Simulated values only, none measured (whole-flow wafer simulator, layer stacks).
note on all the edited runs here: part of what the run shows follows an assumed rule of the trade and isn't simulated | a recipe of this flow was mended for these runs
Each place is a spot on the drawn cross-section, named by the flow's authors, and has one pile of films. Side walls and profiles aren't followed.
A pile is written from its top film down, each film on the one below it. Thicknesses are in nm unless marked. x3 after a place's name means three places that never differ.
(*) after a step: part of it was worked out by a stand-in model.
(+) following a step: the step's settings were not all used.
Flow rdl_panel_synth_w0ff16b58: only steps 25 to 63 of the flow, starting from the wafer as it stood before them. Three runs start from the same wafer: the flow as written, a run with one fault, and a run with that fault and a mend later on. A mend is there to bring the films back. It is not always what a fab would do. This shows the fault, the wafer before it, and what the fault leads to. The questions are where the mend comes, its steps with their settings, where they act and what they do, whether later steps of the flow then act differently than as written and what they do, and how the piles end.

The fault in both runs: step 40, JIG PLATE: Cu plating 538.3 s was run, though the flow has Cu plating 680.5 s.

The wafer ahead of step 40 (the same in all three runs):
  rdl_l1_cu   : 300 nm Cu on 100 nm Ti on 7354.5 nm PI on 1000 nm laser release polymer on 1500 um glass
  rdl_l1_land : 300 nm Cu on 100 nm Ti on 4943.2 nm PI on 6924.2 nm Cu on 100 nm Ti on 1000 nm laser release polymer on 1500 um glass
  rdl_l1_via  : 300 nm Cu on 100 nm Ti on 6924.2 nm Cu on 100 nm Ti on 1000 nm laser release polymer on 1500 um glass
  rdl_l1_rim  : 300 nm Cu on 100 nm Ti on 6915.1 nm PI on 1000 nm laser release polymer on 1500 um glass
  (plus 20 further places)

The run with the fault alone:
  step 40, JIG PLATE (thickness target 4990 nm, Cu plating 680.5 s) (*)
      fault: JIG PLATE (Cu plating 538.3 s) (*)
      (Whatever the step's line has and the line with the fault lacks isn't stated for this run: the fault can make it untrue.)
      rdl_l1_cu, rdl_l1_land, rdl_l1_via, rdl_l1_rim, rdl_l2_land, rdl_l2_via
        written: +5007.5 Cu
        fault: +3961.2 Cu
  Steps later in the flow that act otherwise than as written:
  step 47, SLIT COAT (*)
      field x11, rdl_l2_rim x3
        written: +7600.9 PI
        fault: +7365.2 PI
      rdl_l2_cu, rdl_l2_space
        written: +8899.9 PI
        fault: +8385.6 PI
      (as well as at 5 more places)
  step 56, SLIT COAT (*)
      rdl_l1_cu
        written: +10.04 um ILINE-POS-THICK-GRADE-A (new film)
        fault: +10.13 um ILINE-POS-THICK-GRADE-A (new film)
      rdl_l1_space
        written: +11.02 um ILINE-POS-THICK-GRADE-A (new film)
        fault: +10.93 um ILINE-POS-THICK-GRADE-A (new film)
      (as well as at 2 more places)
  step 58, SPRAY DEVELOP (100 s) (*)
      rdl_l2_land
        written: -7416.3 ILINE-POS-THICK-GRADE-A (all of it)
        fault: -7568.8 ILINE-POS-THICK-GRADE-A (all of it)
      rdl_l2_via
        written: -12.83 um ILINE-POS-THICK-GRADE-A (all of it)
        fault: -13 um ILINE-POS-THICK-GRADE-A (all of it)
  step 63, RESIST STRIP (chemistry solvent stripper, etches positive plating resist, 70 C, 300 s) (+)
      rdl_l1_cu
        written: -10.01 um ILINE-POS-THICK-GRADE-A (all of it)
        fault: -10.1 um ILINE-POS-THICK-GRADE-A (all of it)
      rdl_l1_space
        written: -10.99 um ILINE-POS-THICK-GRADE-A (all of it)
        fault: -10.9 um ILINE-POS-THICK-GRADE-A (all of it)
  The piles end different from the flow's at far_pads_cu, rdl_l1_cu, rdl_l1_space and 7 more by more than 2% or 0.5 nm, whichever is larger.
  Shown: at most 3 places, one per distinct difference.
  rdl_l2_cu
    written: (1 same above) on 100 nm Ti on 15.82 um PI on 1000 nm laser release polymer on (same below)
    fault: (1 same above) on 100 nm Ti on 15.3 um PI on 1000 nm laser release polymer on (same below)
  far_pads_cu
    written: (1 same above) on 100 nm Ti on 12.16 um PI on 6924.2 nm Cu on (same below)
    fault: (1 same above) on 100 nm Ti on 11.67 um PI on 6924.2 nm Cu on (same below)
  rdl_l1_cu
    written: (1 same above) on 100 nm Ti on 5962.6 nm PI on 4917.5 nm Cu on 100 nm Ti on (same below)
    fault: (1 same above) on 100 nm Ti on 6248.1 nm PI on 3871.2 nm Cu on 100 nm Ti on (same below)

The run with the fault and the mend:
  After step 40 comes the mend.
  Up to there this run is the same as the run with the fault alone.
  step 40a, JIG PLATE (Cu plating 142.2 s) (*) (a further turn of the flow's step 40, with different settings)
      rdl_l1_cu, rdl_l1_land, rdl_l1_via, rdl_l1_rim, rdl_l2_land, rdl_l2_via
        +1046.4 Cu
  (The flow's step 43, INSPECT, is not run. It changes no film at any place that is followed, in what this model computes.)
  Every later step of the flow that is run acts as written at every place that is followed.
  At every place that both follow, the piles at the end match the flow's.
